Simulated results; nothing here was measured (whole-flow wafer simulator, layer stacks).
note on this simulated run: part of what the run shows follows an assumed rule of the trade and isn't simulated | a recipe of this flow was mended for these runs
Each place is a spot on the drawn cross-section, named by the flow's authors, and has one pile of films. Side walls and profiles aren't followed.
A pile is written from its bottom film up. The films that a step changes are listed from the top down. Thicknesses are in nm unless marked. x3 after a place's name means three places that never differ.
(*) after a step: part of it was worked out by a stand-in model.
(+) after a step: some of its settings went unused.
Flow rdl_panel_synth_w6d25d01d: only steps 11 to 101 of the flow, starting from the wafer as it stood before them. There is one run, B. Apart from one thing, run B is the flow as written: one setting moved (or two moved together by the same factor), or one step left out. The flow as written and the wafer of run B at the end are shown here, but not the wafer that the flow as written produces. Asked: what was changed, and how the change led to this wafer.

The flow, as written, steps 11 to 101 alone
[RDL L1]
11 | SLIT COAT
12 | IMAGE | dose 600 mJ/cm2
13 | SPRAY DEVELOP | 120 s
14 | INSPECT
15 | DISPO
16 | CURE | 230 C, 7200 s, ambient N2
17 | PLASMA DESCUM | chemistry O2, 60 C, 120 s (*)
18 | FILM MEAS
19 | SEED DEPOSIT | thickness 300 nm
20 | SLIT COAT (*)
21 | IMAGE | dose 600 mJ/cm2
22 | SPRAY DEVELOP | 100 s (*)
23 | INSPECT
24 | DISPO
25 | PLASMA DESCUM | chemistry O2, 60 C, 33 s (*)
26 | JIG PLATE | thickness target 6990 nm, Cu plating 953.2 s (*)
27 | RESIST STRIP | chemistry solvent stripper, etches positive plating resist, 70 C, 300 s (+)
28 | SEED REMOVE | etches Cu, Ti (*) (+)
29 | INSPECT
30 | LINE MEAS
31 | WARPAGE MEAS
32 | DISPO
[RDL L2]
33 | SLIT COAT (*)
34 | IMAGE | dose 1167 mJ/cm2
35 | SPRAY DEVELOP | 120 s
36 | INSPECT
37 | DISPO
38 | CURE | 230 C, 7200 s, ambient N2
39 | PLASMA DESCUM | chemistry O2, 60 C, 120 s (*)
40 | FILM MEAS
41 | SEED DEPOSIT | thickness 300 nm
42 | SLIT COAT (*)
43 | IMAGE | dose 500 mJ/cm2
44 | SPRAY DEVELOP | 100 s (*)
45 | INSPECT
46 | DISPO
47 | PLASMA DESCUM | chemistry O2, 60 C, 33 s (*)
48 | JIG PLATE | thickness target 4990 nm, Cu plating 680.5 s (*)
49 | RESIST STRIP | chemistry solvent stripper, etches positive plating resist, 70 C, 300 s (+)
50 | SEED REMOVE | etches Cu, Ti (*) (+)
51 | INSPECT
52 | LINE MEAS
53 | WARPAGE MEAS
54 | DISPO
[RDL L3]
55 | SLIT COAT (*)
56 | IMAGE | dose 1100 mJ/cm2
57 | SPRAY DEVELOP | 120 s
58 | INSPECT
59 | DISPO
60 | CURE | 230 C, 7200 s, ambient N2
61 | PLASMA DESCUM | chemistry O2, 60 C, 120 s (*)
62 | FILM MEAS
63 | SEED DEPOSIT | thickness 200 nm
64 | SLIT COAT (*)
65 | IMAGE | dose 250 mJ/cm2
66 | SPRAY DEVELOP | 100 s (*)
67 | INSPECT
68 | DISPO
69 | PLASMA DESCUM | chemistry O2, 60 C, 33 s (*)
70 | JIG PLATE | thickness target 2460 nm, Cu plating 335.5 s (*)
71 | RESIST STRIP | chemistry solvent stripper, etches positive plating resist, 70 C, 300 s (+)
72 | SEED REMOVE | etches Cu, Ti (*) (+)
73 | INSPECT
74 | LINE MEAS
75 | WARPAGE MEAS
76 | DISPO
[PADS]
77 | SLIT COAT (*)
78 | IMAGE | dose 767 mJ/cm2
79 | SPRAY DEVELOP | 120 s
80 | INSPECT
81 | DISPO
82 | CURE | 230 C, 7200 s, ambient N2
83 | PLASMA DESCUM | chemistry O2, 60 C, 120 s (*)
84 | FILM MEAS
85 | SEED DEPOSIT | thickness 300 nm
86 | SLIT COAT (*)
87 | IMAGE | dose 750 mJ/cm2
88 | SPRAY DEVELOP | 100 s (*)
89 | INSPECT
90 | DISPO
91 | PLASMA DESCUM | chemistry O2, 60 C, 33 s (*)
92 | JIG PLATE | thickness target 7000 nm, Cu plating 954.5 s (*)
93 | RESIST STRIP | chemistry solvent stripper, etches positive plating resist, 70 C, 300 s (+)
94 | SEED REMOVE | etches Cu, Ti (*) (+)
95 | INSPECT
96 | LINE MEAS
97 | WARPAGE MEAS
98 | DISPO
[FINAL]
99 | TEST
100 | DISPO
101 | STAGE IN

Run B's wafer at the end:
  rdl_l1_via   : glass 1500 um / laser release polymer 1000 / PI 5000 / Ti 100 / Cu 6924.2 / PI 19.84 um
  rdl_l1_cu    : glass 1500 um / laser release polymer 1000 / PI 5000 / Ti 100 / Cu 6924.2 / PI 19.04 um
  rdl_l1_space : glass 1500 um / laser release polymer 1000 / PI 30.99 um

What caused this: step 13, SPRAY DEVELOP: 120 s, was skipped.

Step by step, how the change led to this:
  20 | SLIT COAT (*)
      rdl_l1_cu: ILINE-POS-THICK-GRADE-A gains 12 um (new film) (it would be, as written: ILINE-POS-THICK-GRADE-A gains 10.42 um (new film))
      rdl_l1_space: ILINE-POS-THICK-GRADE-A gains 12 um (new film) (it would be, as written: ILINE-POS-THICK-GRADE-A gains 10.94 um (new film))
      (and at 1 other place as well)
  22 | SPRAY DEVELOP | 100 s (*)
      rdl_l1_cu: ILINE-POS-THICK-GRADE-A loses 12 um (all of it) (it would be, as written: ILINE-POS-THICK-GRADE-A loses 10.42 um (all of it))
      rdl_l1_via: ILINE-POS-THICK-GRADE-A loses 12 um (all of it) (it would be, as written: ILINE-POS-THICK-GRADE-A loses 13.83 um (all of it))
  27 | RESIST STRIP | chemistry solvent stripper, etches positive plating resist, 70 C, 300 s (+)
      rdl_l1_space: ILINE-POS-THICK-GRADE-A loses 11.97 um (all of it) (it would be, as written: ILINE-POS-THICK-GRADE-A loses 10.91 um (all of it))
  33 | SLIT COAT (*)
      rdl_l1_cu: PI gains 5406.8 (new film) (it would be, as written: PI gains 4815.5 (new film))
      rdl_l1_space: PI gains 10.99 um (it would be, as written: PI gains 10.38 um)
      (and at 1 other place as well)
  42 | SLIT COAT (*)
      rdl_l1_via: ILINE-POS-THICK-GRADE-A gains 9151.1 (new film) (it would be, as written: ILINE-POS-THICK-GRADE-A gains 10.08 um (new film))
      rdl_l1_cu: ILINE-POS-THICK-GRADE-A gains 9750.6 (new film) (it would be, as written: ILINE-POS-THICK-GRADE-A gains 9269.6 (new film))
      (and at 1 other place as well)
  49 | RESIST STRIP | chemistry solvent stripper, etches positive plating resist, 70 C, 300 s (+)
      rdl_l1_via: ILINE-POS-THICK-GRADE-A loses 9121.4 (all of it) (it would be, as written: ILINE-POS-THICK-GRADE-A loses 10.05 um (all of it))
      rdl_l1_cu: ILINE-POS-THICK-GRADE-A loses 9720.9 (all of it) (it would be, as written: ILINE-POS-THICK-GRADE-A loses 9239.9 (all of it))
      (and at 1 other place as well)
  55 | SLIT COAT (*)
      rdl_l1_cu: PI gains 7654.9 (it would be, as written: PI gains 7258.6)
      rdl_l1_space: PI gains 8803.7 (it would be, as written: PI gains 8409.5)
      (and at 1 other place as well)
  64 | SLIT COAT (*)
      rdl_l1_cu: ILINE-POS-THICK-GRADE-A gains 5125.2 (new film) (it would be, as written: ILINE-POS-THICK-GRADE-A gains 4881.9 (new film))
      rdl_l1_space: ILINE-POS-THICK-GRADE-A gains 5345.3 (new film) (it would be, as written: ILINE-POS-THICK-GRADE-A gains 5109.9 (new film))
      (and at 1 other place as well)
  71 | RESIST STRIP | chemistry solvent stripper, etches positive plating resist, 70 C, 300 s (+)
      rdl_l1_cu: ILINE-POS-THICK-GRADE-A loses 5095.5 (all of it) (it would be, as written: ILINE-POS-THICK-GRADE-A loses 4852.2 (all of it))
      rdl_l1_space: ILINE-POS-THICK-GRADE-A loses 5315.6 (all of it) (it would be, as written: ILINE-POS-THICK-GRADE-A loses 5080.2 (all of it))
      (and at 1 other place as well)
  77 | SLIT COAT (*)
      rdl_l1_cu: PI gains 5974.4 (it would be, as written: PI gains 5773.5)
      rdl_l1_space: PI gains 6191.3 (it would be, as written: PI gains 5996.6)
      (and at 1 other place as well)
  86 | SLIT COAT (*)
      rdl_l1_cu: ILINE-POS-THICK-GRADE-A gains 15.13 um (new film) (it would be, as written: ILINE-POS-THICK-GRADE-A gains 14.96 um (new film))
      rdl_l1_space: ILINE-POS-THICK-GRADE-A gains 15.2 um (new film) (it would be, as written: ILINE-POS-THICK-GRADE-A gains 15.05 um (new film))
      (and at 1 other place as well)
  93 | RESIST STRIP | chemistry solvent stripper, etches positive plating resist, 70 C, 300 s (+)
      rdl_l1_cu: ILINE-POS-THICK-GRADE-A loses 15.1 um (all of it) (it would be, as written: ILINE-POS-THICK-GRADE-A loses 14.93 um (all of it))
      rdl_l1_space: ILINE-POS-THICK-GRADE-A loses 15.17 um (all of it) (it would be, as written: ILINE-POS-THICK-GRADE-A loses 15.02 um (all of it))
      (and at 1 other place as well)
